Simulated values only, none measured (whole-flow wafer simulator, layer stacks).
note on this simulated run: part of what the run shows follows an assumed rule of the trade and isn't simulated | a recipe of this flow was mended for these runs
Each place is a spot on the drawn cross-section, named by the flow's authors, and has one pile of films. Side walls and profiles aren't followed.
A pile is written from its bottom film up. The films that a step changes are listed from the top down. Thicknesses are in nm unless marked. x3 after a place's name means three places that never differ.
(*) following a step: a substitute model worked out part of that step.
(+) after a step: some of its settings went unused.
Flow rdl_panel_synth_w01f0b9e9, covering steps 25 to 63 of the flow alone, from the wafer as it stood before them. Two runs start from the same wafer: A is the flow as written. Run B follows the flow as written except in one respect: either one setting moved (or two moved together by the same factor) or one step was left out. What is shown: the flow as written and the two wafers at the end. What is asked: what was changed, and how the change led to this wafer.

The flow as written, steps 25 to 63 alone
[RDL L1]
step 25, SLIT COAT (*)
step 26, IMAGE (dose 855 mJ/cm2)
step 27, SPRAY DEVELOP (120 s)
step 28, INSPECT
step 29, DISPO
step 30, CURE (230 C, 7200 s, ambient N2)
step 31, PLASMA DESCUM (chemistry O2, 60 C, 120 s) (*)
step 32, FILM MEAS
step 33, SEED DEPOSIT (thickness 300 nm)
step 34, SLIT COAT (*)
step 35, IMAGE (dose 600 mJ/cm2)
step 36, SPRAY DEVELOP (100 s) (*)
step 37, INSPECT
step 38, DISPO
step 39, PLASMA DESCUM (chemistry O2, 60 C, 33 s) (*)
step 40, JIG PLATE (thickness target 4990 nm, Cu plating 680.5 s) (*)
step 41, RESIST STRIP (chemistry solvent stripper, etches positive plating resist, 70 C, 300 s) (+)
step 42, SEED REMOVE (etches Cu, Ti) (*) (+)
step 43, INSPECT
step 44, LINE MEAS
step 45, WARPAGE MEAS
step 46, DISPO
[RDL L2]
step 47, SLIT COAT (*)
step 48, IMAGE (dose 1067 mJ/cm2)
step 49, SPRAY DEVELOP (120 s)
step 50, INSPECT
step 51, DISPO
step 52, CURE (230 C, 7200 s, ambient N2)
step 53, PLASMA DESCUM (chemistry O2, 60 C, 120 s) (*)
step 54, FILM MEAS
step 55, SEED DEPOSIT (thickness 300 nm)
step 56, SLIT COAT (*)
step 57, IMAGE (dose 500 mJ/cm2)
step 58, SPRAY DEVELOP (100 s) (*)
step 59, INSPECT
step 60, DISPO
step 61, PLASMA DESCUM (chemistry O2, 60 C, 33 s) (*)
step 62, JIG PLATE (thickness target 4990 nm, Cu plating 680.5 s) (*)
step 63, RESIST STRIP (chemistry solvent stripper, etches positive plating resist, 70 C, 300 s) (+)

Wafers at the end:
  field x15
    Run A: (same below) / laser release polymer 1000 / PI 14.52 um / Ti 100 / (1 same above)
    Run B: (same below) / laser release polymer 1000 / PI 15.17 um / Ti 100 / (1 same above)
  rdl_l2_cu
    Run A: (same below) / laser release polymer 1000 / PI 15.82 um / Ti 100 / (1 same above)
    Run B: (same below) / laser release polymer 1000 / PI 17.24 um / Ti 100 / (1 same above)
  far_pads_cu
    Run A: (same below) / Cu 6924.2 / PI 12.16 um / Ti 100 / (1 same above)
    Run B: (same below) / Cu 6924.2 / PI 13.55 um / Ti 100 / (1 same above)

What caused this: step 40, JIG PLATE: Cu plating 1063 s was run, though the flow has Cu plating 680.5 s.

The path from the change to this, step by step:
  step 40, JIG PLATE (thickness target 4990 nm, Cu plating 680.5 s) (*)
      rdl_l1_cu, rdl_l1_land, rdl_l1_via, rdl_l1_rim, rdl_l2_land, rdl_l2_via: A +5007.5 Cu | B +7822.2 Cu
  step 47, SLIT COAT (*)
      rdl_l2_cu, rdl_l2_space: A +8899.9 PI | B +10.32 um PI
      rdl_l1_space: A +9924.5 PI | B +11.21 um PI
      (and at 23 other places as well)
  step 56, SLIT COAT (*)
      rdl_l2_cu, rdl_l2_space: A +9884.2 ILINE-POS-THICK-GRADE-A (new film) | B +10.22 um ILINE-POS-THICK-GRADE-A (new film)
      far_pads_cu: A +9933.1 ILINE-POS-THICK-GRADE-A (new film) | B +10.24 um ILINE-POS-THICK-GRADE-A (new film)
      (and at 7 other places as well)
  step 58, SPRAY DEVELOP (100 s) (*)
      rdl_l2_cu: A -9884.2 ILINE-POS-THICK-GRADE-A (all of it) | B -10.22 um ILINE-POS-THICK-GRADE-A (all of it)
      rdl_l2_land: A -7416.3 ILINE-POS-THICK-GRADE-A (all of it) | B -7033.8 ILINE-POS-THICK-GRADE-A (all of it)
      (and at 1 other place as well)
  step 63, RESIST STRIP (chemistry solvent stripper, etches positive plating resist, 70 C, 300 s) (+)
      far_pads_cu: A -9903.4 ILINE-POS-THICK-GRADE-A (all of it) | B -10.21 um ILINE-POS-THICK-GRADE-A (all of it)
      rdl_l1_cu: A -10.01 um ILINE-POS-THICK-GRADE-A (all of it) | B -9729.4 ILINE-POS-THICK-GRADE-A (all of it)
      (and at 5 other places as well)
